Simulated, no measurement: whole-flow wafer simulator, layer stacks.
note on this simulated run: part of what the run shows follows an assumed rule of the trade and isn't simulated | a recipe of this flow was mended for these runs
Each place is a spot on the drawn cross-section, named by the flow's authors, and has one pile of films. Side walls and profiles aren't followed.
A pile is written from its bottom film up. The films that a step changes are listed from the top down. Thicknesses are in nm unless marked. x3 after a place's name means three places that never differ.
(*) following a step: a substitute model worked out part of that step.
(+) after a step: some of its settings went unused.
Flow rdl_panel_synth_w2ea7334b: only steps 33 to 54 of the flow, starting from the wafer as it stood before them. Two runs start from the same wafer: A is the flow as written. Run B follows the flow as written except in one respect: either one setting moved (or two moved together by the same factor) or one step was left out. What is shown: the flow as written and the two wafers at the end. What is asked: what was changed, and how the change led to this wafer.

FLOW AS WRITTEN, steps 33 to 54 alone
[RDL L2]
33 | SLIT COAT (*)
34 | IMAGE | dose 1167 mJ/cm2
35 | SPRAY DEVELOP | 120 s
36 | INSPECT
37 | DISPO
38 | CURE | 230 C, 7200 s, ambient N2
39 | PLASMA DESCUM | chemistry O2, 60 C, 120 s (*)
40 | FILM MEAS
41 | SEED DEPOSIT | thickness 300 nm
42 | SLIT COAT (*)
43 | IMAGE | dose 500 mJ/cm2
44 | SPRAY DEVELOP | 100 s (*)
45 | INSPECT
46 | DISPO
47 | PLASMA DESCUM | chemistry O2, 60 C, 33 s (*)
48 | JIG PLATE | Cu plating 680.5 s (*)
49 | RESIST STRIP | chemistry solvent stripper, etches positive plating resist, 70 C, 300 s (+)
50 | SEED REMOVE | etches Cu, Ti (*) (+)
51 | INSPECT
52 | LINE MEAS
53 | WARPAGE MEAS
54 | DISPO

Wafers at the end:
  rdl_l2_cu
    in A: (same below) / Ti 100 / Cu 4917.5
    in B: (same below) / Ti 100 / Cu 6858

The reason: step 48, JIG PLATE: Cu plating 944.2 s was run, while the flow as written has Cu plating 680.5 s.

The path from the change to this, step by step:
  48 | JIG PLATE | Cu plating 680.5 s (*)
      rdl_l2_cu, rdl_l2_land, rdl_l2_via, rdl_l2_rim x3: A +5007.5 Cu | B +6948 Cu
